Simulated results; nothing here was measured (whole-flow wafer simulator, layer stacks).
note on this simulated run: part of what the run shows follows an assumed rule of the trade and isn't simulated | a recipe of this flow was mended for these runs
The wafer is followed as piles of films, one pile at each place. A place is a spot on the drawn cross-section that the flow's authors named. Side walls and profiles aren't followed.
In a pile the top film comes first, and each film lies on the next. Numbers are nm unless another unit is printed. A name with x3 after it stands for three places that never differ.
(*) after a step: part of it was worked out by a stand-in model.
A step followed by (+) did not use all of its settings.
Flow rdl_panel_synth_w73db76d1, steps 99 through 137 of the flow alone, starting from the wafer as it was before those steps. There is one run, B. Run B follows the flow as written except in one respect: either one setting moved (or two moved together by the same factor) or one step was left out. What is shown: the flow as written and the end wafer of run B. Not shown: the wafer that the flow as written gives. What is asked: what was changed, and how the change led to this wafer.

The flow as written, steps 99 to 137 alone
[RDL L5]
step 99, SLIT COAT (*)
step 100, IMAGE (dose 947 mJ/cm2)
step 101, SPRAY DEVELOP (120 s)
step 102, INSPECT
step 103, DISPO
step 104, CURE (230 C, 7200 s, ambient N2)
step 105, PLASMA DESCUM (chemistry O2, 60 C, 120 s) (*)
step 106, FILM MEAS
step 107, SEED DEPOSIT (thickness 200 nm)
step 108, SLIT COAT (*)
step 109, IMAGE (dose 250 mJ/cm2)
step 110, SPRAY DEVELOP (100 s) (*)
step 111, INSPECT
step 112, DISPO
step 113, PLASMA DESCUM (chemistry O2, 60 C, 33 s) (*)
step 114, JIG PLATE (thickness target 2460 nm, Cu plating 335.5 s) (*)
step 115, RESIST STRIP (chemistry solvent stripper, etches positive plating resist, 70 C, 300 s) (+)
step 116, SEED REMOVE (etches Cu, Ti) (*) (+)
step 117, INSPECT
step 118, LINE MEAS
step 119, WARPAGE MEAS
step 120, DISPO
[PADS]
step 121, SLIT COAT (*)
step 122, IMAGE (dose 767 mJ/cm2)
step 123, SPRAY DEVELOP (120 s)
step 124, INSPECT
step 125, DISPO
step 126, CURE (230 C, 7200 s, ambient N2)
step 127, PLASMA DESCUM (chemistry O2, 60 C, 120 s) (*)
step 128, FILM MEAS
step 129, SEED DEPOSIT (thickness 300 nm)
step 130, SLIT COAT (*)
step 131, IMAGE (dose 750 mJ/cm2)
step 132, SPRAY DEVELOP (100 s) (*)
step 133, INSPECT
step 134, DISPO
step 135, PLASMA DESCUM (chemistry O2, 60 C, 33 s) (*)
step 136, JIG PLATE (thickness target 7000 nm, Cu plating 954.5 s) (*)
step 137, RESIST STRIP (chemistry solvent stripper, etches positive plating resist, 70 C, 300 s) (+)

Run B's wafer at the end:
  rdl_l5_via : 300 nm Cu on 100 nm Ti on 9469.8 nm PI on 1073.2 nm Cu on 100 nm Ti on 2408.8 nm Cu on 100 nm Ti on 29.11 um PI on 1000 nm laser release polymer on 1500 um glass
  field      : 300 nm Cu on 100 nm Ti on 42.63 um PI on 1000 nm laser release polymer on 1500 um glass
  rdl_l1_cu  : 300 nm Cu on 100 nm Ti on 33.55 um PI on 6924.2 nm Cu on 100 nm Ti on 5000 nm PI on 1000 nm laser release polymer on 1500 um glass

What caused this: step 114, JIG PLATE: Cu plating 154 s was run, though the flow has Cu plating 335.5 s.

How this came from the change, step by step:
  step 114, JIG PLATE (thickness target 2460 nm, Cu plating 335.5 s) (*)
      rdl_l5_cu, rdl_l5_land, rdl_l5_via, pads_land, pads_via: +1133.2 Cu (as written it would have been: +2468.8 Cu)
  step 121, SLIT COAT (*)
      rdl_l5_via: +9469.8 PI (new film) (as written it would have been: +10.89 um PI (new film))
      field: +5405.9 PI (as written it would have been: +5893.8 PI)
      (also at 23 further places)
  step 130, SLIT COAT (*)
      rdl_l2_cu, rdl_l2_space: +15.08 um ILINE-POS-THICK-GRADE-A (new film) (as written it would have been: +15.07 um ILINE-POS-THICK-GRADE-A (new film))
      rdl_l2_land: +14.92 um ILINE-POS-THICK-GRADE-A (new film) (as written it would have been: +14.93 um ILINE-POS-THICK-GRADE-A (new film))
      (also at 9 further places)
  step 132, SPRAY DEVELOP (100 s) (*)
      pads_cu: -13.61 um ILINE-POS-THICK-GRADE-A (all of it) (as written it would have been: -13.68 um ILINE-POS-THICK-GRADE-A (all of it))
      pads_land: -13.23 um ILINE-POS-THICK-GRADE-A (all of it) (as written it would have been: -13.11 um ILINE-POS-THICK-GRADE-A (all of it))
      (also at 1 further place)
  step 136, JIG PLATE (thickness target 7000 nm, Cu plating 954.5 s) (*)
      pads_via: +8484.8 Cu (as written it would have been: +8307.4 Cu)
  step 137, RESIST STRIP (chemistry solvent stripper, etches positive plating resist, 70 C, 300 s) (+)
      rdl_l2_land: -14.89 um ILINE-POS-THICK-GRADE-A (all of it) (as written it would have been: -14.9 um ILINE-POS-THICK-GRADE-A (all of it))
      rdl_l2_via: -14.85 um ILINE-POS-THICK-GRADE-A (all of it) (as written it would have been: -14.86 um ILINE-POS-THICK-GRADE-A (all of it))
      (also at 5 further places)
